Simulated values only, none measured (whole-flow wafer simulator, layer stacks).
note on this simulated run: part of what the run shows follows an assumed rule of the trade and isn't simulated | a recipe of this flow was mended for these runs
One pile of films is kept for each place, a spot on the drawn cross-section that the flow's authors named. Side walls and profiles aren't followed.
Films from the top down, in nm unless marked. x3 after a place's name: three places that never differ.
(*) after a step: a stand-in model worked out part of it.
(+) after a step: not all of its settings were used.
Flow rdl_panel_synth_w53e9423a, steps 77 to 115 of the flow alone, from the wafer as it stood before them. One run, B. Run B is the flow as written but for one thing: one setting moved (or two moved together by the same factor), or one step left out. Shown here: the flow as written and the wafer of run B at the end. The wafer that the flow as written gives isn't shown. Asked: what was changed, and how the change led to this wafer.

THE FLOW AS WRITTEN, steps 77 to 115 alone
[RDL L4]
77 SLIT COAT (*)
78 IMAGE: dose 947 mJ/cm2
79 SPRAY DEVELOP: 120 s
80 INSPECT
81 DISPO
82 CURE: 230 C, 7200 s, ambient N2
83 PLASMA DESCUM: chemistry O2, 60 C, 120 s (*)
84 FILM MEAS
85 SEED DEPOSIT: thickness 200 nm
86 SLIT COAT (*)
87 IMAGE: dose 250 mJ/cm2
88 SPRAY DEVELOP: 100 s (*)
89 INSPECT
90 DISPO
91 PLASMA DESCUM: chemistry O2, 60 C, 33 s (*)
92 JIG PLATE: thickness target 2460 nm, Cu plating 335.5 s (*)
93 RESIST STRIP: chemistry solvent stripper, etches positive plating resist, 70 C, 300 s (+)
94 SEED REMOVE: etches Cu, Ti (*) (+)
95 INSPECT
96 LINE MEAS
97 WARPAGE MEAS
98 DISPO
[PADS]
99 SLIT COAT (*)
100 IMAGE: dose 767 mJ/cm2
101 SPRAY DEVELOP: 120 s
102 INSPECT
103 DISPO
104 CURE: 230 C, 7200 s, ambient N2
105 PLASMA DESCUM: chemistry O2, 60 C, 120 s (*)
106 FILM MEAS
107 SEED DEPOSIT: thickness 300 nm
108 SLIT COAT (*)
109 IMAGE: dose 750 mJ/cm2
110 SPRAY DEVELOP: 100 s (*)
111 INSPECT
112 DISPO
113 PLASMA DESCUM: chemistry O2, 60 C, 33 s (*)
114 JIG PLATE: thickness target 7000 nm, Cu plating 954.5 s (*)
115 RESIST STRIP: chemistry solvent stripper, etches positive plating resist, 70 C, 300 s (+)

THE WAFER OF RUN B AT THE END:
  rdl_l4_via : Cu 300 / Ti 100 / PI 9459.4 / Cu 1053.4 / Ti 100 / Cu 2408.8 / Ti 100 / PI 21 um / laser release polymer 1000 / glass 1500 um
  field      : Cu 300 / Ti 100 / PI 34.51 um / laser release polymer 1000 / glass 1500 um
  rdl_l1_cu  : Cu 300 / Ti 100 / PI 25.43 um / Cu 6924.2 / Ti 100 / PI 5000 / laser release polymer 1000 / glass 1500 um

The cause: step 92, JIG PLATE: Cu plating 151.3 s was run, where the flow has Cu plating 335.5 s.

How the change led to this, step by step:
  92 JIG PLATE: thickness target 2460 nm, Cu plating 335.5 s (*)
      rdl_l4_cu, rdl_l4_land, rdl_l4_via, pads_land, pads_via: Cu +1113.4 (as written it would be: Cu +2468.8)
  99 SLIT COAT (*)
      rdl_l4_via: PI +9459.4 (new film) (as written it would be: PI +10.89 um (new film))
      field: PI +5398.8 (as written it would be: PI +5893.8)
      (and at 19 more places)
  108 SLIT COAT (*)
      rdl_l3_space: ILINE-POS-THICK-GRADE-A +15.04 um (new film) (as written it would be: ILINE-POS-THICK-GRADE-A +15.03 um (new film))
      rdl_l3_land: ILINE-POS-THICK-GRADE-A +14.84 um (new film) (as written it would be: ILINE-POS-THICK-GRADE-A +14.85 um (new film))
      (and at 9 more places)
  110 SPRAY DEVELOP: 100 s (*)
      pads_cu: ILINE-POS-THICK-GRADE-A -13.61 um (all of it) (as written it would be: ILINE-POS-THICK-GRADE-A -13.68 um (all of it))
      pads_land: ILINE-POS-THICK-GRADE-A -13.23 um (all of it) (as written it would be: ILINE-POS-THICK-GRADE-A -13.11 um (all of it))
      (and at 1 more place)
  114 JIG PLATE: thickness target 7000 nm, Cu plating 954.5 s (*)
      pads_via: Au/Ni/Cu +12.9 um (new film) (as written it would be: Au/Ni/Cu +12.72 um (new film))
  115 RESIST STRIP: chemistry solvent stripper, etches positive plating resist, 70 C, 300 s (+)
      rdl_l1_space: ILINE-POS-THICK-GRADE-A -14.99 um (all of it) (as written it would be: ILINE-POS-THICK-GRADE-A -14.98 um (all of it))
      rdl_l3_space: ILINE-POS-THICK-GRADE-A -15.01 um (all of it) (as written it would be: ILINE-POS-THICK-GRADE-A -15 um (all of it))
      (and at 7 more places)
